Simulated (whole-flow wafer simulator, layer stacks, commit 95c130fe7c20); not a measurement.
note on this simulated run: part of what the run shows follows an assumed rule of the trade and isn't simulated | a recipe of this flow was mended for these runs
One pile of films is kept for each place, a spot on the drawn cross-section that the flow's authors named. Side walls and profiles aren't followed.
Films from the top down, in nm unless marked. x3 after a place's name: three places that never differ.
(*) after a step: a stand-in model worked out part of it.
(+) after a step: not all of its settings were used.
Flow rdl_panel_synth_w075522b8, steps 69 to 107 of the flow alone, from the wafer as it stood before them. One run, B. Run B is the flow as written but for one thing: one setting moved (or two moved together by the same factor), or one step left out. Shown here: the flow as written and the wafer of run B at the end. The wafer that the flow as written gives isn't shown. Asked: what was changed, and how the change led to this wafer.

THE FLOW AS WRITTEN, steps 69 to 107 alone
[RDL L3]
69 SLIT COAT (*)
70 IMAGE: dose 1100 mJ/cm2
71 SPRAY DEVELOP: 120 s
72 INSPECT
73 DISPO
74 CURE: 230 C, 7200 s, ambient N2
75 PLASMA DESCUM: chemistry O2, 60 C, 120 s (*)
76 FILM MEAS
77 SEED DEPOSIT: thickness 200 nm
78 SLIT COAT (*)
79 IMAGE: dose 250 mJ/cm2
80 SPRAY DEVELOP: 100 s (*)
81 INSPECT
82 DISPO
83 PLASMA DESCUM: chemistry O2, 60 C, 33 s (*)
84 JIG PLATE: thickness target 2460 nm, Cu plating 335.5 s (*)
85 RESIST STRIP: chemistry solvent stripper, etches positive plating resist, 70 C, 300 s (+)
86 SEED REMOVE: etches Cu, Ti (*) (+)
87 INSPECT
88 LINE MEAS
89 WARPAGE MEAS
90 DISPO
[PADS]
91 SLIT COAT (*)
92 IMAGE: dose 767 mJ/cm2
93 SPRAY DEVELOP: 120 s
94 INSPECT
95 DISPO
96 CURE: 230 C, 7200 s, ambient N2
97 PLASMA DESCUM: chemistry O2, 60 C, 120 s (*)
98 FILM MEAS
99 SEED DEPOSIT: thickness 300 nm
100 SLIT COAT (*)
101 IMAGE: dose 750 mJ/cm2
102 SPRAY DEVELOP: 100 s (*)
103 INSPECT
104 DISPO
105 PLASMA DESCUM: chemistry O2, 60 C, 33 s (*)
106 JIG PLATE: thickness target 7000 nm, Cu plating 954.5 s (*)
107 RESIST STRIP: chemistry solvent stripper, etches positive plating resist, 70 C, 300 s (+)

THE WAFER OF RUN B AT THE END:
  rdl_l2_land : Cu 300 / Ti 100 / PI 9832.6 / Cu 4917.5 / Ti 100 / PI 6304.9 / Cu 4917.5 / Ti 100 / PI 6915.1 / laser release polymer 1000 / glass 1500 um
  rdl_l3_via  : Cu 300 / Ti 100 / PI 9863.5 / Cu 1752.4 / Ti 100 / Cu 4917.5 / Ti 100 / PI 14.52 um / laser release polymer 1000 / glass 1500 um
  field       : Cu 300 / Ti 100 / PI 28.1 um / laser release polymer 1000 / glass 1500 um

The cause: step 84, JIG PLATE: Cu plating 246.3 s was run, where the flow has Cu plating 335.5 s.

How the change led to this, step by step:
  84 JIG PLATE: thickness target 2460 nm, Cu plating 335.5 s (*)
      rdl_l3_cu, rdl_l3_land, rdl_l3_via, pads_land, pads_via: Cu +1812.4 (as written it would be: Cu +2468.8)
  91 SLIT COAT (*)
      rdl_l3_via: PI +9863.5 (new film) (as written it would be: PI +10.46 um (new film))
      field: PI +5650.5 (as written it would be: PI +5893.8)
      (and at 15 more places)
  100 SLIT COAT (*)
      rdl_l2_space: ILINE-POS-THICK-GRADE-A +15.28 um (new film) (as written it would be: ILINE-POS-THICK-GRADE-A +15.27 um (new film))
      rdl_l2_land: ILINE-POS-THICK-GRADE-A +14.68 um (new film) (as written it would be: ILINE-POS-THICK-GRADE-A +14.69 um (new film))
      (and at 9 more places)
  102 SPRAY DEVELOP: 100 s (*)
      pads_cu: ILINE-POS-THICK-GRADE-A -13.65 um (all of it) (as written it would be: ILINE-POS-THICK-GRADE-A -13.68 um (all of it))
      pads_land: ILINE-POS-THICK-GRADE-A -13.17 um (all of it) (as written it would be: ILINE-POS-THICK-GRADE-A -13.11 um (all of it))
      (and at 1 more place)
  107 RESIST STRIP: chemistry solvent stripper, etches positive plating resist, 70 C, 300 s (+)
      rdl_l1_space: ILINE-POS-THICK-GRADE-A -15.26 um (all of it) (as written it would be: ILINE-POS-THICK-GRADE-A -15.25 um (all of it))
      rdl_l1_via: ILINE-POS-THICK-GRADE-A -14.67 um (all of it) (as written it would be: ILINE-POS-THICK-GRADE-A -14.68 um (all of it))
      (and at 8 more places)
